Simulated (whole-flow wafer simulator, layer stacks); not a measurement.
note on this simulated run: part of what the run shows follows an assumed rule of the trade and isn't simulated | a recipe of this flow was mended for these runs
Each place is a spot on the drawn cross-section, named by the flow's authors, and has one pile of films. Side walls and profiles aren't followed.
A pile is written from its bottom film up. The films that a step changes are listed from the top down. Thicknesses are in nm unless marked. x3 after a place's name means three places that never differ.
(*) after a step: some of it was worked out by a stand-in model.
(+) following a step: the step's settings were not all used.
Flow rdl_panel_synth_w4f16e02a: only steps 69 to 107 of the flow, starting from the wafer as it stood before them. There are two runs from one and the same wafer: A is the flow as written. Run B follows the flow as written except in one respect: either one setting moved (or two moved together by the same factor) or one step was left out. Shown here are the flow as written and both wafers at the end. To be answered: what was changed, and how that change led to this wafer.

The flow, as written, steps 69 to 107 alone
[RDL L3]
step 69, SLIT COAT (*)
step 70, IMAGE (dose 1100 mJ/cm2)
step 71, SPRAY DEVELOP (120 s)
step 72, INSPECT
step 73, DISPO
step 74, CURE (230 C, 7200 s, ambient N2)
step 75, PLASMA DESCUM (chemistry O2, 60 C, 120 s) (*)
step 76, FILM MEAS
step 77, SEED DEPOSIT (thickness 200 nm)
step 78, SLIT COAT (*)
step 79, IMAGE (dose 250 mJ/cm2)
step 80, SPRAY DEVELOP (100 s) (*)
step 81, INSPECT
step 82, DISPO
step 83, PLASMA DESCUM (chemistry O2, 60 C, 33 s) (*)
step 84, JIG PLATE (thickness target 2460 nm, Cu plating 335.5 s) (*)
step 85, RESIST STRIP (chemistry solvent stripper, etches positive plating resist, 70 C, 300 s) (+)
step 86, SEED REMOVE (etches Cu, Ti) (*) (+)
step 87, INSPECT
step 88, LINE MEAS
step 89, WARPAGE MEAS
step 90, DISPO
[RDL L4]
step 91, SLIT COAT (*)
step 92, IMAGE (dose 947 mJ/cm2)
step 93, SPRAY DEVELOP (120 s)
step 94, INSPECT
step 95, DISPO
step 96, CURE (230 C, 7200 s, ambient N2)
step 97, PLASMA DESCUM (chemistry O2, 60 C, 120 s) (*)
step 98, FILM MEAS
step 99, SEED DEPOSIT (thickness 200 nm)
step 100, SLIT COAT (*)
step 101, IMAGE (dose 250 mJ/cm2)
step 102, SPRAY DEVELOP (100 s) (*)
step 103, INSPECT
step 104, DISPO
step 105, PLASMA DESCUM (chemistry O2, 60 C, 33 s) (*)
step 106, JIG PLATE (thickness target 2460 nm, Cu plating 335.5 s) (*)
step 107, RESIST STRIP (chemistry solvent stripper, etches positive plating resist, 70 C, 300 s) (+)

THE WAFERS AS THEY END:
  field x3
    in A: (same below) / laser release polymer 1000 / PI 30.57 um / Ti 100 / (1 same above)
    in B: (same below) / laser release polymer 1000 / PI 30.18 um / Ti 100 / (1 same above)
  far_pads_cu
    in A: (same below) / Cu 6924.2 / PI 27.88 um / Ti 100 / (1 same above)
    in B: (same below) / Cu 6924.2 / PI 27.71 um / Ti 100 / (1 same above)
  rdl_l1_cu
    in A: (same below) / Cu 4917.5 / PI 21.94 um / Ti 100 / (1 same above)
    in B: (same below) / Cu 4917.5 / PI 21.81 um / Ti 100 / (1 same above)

Cause: step 84, JIG PLATE: Cu plating 257.7 s was run, whereas the flow has Cu plating 335.5 s.

How this came from the change, step by step:
  step 84, JIG PLATE (thickness target 2460 nm, Cu plating 335.5 s) (*)
      rdl_l3_cu, rdl_l3_land, rdl_l3_via, rdl_l4_land, rdl_l4_via: A +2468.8 Cu | B +1896.3 Cu
  step 91, SLIT COAT (*)
      field x3, pads_land x2: A +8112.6 PI | B +7722.7 PI
      far_pads_cu: A +7829.7 PI | B +7663.2 PI
      (also at 13 further places)
  step 100, SLIT COAT (*)
      rdl_l3_land: A +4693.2 ILINE-POS-THICK-GRADE-A (new film) | B +4858 ILINE-POS-THICK-GRADE-A (new film)
      rdl_l3_via: A +4627.8 ILINE-POS-THICK-GRADE-A (new film) | B +4847.7 ILINE-POS-THICK-GRADE-A (new film)
  step 107, RESIST STRIP (chemistry solvent stripper, etches positive plating resist, 70 C, 300 s) (+)
      rdl_l3_land: A -4663.5 ILINE-POS-THICK-GRADE-A (all of it) | B -4828.3 ILINE-POS-THICK-GRADE-A (all of it)
      rdl_l3_via: A -4598.1 ILINE-POS-THICK-GRADE-A (all of it) | B -4818 ILINE-POS-THICK-GRADE-A (all of it)
